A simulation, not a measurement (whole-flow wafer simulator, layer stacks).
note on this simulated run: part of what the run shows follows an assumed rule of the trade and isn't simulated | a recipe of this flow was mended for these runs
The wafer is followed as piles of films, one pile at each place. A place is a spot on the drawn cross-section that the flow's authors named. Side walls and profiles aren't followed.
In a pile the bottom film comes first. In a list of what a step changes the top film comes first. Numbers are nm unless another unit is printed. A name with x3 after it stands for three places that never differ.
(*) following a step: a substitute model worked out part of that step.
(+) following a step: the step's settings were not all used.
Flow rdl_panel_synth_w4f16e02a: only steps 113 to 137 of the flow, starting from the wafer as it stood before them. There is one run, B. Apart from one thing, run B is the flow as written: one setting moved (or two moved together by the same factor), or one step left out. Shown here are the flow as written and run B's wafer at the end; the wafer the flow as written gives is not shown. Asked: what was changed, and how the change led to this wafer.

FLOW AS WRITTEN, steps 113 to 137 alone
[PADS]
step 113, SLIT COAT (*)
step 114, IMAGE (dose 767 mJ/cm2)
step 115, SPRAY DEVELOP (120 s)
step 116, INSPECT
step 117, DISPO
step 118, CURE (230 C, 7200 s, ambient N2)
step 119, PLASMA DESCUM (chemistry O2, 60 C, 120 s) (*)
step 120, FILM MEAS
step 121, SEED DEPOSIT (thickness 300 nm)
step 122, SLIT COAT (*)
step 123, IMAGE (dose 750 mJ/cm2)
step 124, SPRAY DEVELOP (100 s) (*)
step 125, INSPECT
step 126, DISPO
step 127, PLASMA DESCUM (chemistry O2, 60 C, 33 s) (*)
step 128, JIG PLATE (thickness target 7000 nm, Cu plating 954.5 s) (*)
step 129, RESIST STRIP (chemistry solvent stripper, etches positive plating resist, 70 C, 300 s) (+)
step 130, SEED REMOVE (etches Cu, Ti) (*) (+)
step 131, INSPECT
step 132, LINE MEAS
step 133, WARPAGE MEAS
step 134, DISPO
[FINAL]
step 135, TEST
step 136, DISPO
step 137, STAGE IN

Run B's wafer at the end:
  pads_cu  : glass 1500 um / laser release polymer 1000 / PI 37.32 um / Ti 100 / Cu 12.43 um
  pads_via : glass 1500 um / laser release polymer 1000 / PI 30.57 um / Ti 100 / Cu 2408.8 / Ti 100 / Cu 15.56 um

Cause: step 128, JIG PLATE: Cu plating 1702 s was run, though the flow has Cu plating 954.5 s.

How this came from the change, step by step:
  step 128, JIG PLATE (thickness target 7000 nm, Cu plating 954.5 s) (*)
      pads_cu, pads_land: +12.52 um Cu (as written it would have been: +7023.8 Cu)
      pads_via: +15.65 um Cu (as written it would have been: +8307.4 Cu)
